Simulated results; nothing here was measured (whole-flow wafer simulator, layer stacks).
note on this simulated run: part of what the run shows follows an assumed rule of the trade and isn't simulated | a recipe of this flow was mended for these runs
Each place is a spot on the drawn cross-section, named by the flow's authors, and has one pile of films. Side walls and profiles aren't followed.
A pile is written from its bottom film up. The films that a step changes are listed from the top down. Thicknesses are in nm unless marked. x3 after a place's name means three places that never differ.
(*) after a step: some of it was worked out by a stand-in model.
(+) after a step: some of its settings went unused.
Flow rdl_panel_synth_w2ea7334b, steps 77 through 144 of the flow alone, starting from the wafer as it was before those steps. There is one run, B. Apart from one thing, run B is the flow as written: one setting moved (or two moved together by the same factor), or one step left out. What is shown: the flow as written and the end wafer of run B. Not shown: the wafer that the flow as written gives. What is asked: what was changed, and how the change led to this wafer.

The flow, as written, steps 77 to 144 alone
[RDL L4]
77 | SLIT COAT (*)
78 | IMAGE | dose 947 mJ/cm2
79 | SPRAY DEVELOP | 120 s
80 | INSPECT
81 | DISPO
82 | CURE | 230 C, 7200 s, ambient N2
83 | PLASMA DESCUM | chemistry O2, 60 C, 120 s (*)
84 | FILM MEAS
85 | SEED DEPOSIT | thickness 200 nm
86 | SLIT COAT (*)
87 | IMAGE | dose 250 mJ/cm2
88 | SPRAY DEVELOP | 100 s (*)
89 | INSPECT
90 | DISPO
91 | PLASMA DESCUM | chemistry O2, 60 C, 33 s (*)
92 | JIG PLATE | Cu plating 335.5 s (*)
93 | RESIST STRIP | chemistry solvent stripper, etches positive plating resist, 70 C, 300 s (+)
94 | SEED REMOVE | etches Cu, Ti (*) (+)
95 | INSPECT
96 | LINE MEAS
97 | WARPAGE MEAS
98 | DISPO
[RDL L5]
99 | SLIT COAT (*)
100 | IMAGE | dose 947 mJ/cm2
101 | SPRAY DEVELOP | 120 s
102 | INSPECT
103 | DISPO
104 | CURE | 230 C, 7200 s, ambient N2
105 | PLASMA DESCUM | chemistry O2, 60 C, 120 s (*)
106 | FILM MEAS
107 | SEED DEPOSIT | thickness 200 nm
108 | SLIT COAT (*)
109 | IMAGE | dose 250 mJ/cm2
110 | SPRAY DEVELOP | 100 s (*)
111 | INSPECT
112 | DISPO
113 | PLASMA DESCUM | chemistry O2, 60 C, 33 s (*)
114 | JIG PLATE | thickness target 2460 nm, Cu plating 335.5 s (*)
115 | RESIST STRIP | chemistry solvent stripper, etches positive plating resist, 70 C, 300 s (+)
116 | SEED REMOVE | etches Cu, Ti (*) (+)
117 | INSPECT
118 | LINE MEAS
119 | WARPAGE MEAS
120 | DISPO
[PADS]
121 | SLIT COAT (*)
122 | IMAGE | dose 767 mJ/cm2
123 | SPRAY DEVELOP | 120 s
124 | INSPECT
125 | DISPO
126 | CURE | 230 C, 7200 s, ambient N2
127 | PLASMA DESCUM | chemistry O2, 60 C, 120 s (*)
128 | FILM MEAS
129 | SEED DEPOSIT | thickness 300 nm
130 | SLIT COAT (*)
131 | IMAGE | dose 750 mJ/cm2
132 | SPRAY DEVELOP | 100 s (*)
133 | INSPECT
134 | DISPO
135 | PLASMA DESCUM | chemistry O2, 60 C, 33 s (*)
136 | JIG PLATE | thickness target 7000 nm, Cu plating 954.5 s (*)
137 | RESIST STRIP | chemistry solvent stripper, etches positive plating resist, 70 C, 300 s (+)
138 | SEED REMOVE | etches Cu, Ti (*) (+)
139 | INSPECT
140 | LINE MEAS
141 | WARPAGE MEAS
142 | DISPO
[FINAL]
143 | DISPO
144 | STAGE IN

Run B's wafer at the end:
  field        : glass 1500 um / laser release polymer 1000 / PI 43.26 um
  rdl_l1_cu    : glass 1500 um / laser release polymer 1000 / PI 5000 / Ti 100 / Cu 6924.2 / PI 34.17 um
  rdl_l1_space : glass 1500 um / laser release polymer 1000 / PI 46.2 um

What caused this: step 92, JIG PLATE: Cu plating 362.3 s was run, whereas the flow has Cu plating 335.5 s.

The path from the change to this, step by step:
  92 | JIG PLATE | Cu plating 335.5 s (*)
      rdl_l4_cu, rdl_l4_land, rdl_l4_via, rdl_l5_land, rdl_l5_via: +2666 Cu (in the flow as written it would be: +2468.8 Cu)
  99 | SLIT COAT (*)
      rdl_l4_space: +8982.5 PI (in the flow as written it would be: +8771.4 PI)
      rdl_l4_via: +12.52 um PI (new film) (in the flow as written it would be: +12.41 um PI (new film))
  121 | SLIT COAT (*)
      rdl_l5_via: +10.88 um PI (new film) (in the flow as written it would be: +10.89 um PI (new film))
  130 | SLIT COAT (*)
      rdl_l4_cu, rdl_l4_space: +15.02 um ILINE-POS-THICK-GRADE-A (new film) (in the flow as written it would be: +15.01 um ILINE-POS-THICK-GRADE-A (new film))
      rdl_l4_land: +14.93 um ILINE-POS-THICK-GRADE-A (new film) (in the flow as written it would be: +14.95 um ILINE-POS-THICK-GRADE-A (new film))
      (also at 3 further places)
  137 | RESIST STRIP | chemistry solvent stripper, etches positive plating resist, 70 C, 300 s (+)
      rdl_l2_cu, rdl_l2_space: -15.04 um ILINE-POS-THICK-GRADE-A (all of it) (in the flow as written it would be: -15.05 um ILINE-POS-THICK-GRADE-A (all of it))
      rdl_l4_cu, rdl_l4_space: -14.99 um ILINE-POS-THICK-GRADE-A (all of it) (in the flow as written it would be: -14.98 um ILINE-POS-THICK-GRADE-A (all of it))
      (also at 4 further places)
